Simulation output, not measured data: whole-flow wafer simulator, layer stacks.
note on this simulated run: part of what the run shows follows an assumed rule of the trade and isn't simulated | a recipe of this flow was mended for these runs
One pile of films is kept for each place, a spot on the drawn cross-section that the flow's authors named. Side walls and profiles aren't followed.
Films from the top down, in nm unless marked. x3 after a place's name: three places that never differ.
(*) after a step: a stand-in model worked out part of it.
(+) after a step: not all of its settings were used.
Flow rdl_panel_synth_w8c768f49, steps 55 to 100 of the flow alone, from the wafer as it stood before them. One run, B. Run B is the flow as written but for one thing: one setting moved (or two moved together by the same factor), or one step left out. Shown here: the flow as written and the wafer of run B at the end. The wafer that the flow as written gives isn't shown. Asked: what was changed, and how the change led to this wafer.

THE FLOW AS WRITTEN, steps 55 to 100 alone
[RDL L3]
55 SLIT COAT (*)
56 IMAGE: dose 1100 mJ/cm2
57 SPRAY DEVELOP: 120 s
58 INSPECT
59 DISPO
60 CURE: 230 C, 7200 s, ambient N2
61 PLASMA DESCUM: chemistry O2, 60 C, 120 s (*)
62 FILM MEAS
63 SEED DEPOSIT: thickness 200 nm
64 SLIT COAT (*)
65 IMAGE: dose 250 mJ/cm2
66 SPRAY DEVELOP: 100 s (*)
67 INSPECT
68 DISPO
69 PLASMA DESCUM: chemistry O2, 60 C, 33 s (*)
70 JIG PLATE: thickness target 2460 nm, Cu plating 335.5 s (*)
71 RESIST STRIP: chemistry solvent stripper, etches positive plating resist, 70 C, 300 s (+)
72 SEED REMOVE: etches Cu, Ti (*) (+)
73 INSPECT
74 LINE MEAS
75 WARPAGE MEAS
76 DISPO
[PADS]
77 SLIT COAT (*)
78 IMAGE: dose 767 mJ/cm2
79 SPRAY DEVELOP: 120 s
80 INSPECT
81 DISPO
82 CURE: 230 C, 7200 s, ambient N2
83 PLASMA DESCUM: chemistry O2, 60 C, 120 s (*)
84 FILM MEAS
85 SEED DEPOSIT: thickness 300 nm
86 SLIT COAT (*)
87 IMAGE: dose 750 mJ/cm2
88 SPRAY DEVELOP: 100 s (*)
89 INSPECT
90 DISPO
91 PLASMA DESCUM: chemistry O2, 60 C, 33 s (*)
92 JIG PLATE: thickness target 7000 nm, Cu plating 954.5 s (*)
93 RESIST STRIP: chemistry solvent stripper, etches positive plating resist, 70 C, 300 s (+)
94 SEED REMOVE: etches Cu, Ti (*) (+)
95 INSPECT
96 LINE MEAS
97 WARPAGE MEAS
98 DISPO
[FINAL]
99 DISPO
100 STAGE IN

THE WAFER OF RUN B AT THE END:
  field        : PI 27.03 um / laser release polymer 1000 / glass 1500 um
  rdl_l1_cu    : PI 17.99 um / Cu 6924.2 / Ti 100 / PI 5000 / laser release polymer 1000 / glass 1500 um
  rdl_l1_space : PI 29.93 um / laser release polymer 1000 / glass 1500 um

The cause: step 70, JIG PLATE: Cu plating 385.8 s was run, where the flow has Cu plating 335.5 s.

How the change led to this, step by step:
  70 JIG PLATE: thickness target 2460 nm, Cu plating 335.5 s (*)
      rdl_l3_cu, rdl_l3_land, rdl_l3_via, pads_land, pads_via: Cu +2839 (as written it would be: Cu +2468.8)
  77 SLIT COAT (*)
      field: PI +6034 (as written it would be: PI +5893.8)
      rdl_l1_cu: PI +5912.7 (as written it would be: PI +5773.5)
      (and at 13 more places)
  86 SLIT COAT (*)
      rdl_l1_cu: ILINE-POS-THICK-GRADE-A +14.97 um (new film) (as written it would be: ILINE-POS-THICK-GRADE-A +14.96 um (new film))
      rdl_l2_land: ILINE-POS-THICK-GRADE-A +14.63 um (new film) (as written it would be: ILINE-POS-THICK-GRADE-A +14.62 um (new film))
      (and at 10 more places)
  88 SPRAY DEVELOP: 100 s (*)
      pads_cu: ILINE-POS-THICK-GRADE-A -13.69 um (all of it) (as written it would be: ILINE-POS-THICK-GRADE-A -13.68 um (all of it))
      pads_land: ILINE-POS-THICK-GRADE-A -13.08 um (all of it) (as written it would be: ILINE-POS-THICK-GRADE-A -13.11 um (all of it))
      (and at 1 more place)
  93 RESIST STRIP: chemistry solvent stripper, etches positive plating resist, 70 C, 300 s (+)
      rdl_l1_cu: ILINE-POS-THICK-GRADE-A -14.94 um (all of it) (as written it would be: ILINE-POS-THICK-GRADE-A -14.93 um (all of it))
      rdl_l2_land: ILINE-POS-THICK-GRADE-A -14.6 um (all of it) (as written it would be: ILINE-POS-THICK-GRADE-A -14.59 um (all of it))
      (and at 7 more places)
